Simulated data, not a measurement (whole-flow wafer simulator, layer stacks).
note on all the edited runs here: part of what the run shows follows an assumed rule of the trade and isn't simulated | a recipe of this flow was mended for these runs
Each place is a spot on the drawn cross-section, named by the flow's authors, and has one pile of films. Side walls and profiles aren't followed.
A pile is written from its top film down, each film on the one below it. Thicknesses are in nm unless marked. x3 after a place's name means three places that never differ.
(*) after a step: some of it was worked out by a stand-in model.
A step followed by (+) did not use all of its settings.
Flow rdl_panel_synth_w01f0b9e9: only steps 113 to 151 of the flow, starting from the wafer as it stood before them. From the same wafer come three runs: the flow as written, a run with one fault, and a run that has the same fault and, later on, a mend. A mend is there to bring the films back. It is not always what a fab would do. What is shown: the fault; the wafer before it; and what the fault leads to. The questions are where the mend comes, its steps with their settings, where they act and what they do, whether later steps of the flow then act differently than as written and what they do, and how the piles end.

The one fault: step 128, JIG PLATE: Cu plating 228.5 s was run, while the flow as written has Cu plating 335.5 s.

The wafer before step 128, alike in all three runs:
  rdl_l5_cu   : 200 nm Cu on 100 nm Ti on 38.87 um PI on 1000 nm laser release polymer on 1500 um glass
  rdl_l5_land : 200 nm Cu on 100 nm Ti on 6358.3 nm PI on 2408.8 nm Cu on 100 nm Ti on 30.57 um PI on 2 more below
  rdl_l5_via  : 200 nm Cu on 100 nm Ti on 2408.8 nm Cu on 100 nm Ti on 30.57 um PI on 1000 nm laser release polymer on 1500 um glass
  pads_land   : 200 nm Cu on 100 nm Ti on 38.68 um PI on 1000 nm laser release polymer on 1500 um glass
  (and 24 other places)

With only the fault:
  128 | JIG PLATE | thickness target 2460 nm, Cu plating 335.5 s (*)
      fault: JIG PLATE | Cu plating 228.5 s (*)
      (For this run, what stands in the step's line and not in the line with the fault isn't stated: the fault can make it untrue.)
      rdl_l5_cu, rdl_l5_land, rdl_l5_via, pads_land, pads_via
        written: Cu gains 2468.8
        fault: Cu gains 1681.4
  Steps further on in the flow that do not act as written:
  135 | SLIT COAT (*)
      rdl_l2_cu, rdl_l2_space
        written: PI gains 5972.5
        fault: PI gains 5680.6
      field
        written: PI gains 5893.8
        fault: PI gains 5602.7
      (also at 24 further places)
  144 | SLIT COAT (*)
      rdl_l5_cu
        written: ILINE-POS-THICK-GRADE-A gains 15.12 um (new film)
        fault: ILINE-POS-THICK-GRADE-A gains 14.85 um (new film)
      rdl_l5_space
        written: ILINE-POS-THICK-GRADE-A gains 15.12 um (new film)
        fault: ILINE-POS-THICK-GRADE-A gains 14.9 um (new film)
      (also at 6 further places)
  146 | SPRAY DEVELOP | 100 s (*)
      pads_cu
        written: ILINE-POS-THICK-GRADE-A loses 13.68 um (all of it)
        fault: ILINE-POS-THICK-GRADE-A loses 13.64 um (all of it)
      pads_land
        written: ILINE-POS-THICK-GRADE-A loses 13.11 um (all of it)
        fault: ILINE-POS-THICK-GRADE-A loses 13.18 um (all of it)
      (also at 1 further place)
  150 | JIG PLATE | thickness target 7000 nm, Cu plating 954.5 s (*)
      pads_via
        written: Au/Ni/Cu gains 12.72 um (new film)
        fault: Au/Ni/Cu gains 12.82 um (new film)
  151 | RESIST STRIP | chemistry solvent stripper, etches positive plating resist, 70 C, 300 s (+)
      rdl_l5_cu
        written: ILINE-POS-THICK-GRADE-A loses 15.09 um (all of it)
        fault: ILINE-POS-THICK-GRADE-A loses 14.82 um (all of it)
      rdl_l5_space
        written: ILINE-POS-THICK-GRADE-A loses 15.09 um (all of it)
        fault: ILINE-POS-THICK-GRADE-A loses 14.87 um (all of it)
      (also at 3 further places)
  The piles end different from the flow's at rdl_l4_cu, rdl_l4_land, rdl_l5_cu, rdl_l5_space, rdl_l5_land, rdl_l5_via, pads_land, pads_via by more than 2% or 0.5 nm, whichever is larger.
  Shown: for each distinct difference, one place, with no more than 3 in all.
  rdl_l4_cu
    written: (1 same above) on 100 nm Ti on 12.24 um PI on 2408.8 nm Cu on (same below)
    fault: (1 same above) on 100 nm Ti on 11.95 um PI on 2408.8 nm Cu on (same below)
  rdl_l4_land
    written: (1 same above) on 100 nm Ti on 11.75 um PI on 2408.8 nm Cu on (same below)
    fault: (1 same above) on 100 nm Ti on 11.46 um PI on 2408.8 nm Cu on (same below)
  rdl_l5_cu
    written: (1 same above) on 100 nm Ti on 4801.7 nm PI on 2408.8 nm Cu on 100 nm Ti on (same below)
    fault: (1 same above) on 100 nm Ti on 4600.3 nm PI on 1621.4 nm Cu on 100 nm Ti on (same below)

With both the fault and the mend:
  The mend follows step 128.
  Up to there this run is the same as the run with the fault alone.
  128a | JIG PLATE | Cu plating 107 s (*) (the flow's step 128 again, with other settings)
      rdl_l5_cu, rdl_l5_land, rdl_l5_via, pads_land, pads_via
        Cu gains 787.4
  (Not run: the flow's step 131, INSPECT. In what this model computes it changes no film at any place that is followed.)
  None of the later steps of the flow acts differently than as written at any place that is followed.
  The piles end the same as the flow's at every place that both follow.
